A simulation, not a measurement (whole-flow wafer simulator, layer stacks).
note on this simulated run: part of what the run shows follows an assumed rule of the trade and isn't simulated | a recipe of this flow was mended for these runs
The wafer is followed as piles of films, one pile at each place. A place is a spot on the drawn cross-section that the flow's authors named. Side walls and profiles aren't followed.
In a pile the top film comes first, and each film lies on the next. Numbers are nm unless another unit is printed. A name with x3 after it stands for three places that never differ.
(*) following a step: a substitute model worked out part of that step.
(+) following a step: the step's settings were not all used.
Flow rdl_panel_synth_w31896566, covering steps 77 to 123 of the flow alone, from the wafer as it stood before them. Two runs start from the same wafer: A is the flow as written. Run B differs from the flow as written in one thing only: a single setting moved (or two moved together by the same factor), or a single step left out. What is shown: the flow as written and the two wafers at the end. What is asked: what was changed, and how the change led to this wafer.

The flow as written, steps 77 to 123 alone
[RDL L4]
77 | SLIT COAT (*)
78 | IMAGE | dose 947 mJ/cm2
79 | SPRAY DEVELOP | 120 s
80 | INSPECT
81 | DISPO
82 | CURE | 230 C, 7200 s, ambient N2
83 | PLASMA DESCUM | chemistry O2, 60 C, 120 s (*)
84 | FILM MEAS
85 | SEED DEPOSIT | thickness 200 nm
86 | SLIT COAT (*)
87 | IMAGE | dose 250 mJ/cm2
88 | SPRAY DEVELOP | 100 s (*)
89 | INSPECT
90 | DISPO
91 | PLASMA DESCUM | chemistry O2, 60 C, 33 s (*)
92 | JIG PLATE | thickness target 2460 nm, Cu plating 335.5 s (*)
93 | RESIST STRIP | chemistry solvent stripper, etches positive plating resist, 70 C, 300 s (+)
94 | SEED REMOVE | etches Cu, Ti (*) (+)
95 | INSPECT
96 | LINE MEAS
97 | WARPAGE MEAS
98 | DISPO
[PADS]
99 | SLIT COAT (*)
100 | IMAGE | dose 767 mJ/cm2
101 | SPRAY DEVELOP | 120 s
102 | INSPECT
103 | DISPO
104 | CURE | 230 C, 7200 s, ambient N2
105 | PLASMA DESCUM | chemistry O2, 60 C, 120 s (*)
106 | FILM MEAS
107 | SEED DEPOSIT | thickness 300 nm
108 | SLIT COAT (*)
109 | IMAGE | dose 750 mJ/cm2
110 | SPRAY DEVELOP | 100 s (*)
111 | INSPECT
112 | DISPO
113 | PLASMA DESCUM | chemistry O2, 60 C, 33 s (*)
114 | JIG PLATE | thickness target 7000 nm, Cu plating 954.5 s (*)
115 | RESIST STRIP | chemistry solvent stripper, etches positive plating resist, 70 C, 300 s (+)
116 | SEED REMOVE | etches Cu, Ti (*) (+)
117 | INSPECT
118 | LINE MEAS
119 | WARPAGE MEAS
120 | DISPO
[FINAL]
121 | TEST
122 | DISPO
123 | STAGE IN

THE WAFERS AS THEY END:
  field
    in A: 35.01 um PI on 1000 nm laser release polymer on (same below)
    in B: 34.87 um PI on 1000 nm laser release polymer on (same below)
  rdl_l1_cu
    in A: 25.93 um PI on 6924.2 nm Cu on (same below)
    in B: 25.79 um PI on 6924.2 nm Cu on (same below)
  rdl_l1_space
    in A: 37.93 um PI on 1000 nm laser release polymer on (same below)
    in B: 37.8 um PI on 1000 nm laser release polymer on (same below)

What caused this: step 92, JIG PLATE: Cu plating 285.2 s was run, though the flow has Cu plating 335.5 s.

The path from the change to this, step by step:
  92 | JIG PLATE | thickness target 2460 nm, Cu plating 335.5 s (*)
      rdl_l4_cu, rdl_l4_land, rdl_l4_via, pads_land, pads_via: A Cu gains 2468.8 | B Cu gains 2098.7
  99 | SLIT COAT (*)
      field: A PI gains 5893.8 | B PI gains 5755.7
      rdl_l1_cu: A PI gains 5874.7 | B PI gains 5736.8
      (also at 18 further places)
  108 | SLIT COAT (*)
      rdl_l4_cu: A ILINE-POS-THICK-GRADE-A gains 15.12 um (new film) | B ILINE-POS-THICK-GRADE-A gains 15 um (new film)
      rdl_l4_space: A ILINE-POS-THICK-GRADE-A gains 15.12 um (new film) | B ILINE-POS-THICK-GRADE-A gains 15.01 um (new film)
      (also at 6 further places)
  110 | SPRAY DEVELOP | 100 s (*)
      pads_cu: A ILINE-POS-THICK-GRADE-A loses 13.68 um (all of it) | B ILINE-POS-THICK-GRADE-A loses 13.66 um (all of it)
      pads_land: A ILINE-POS-THICK-GRADE-A loses 13.11 um (all of it) | B ILINE-POS-THICK-GRADE-A loses 13.14 um (all of it)
      (also at 1 further place)
  114 | JIG PLATE | thickness target 7000 nm, Cu plating 954.5 s (*)
      pads_via: A Au/Ni/Cu gains 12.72 um (new film) | B Au/Ni/Cu gains 12.77 um (new film)
  115 | RESIST STRIP | chemistry solvent stripper, etches positive plating resist, 70 C, 300 s (+)
      rdl_l4_cu: A ILINE-POS-THICK-GRADE-A loses 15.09 um (all of it) | B ILINE-POS-THICK-GRADE-A loses 14.97 um (all of it)
      rdl_l4_space: A ILINE-POS-THICK-GRADE-A loses 15.09 um (all of it) | B ILINE-POS-THICK-GRADE-A loses 14.98 um (all of it)
      (also at 3 further places)
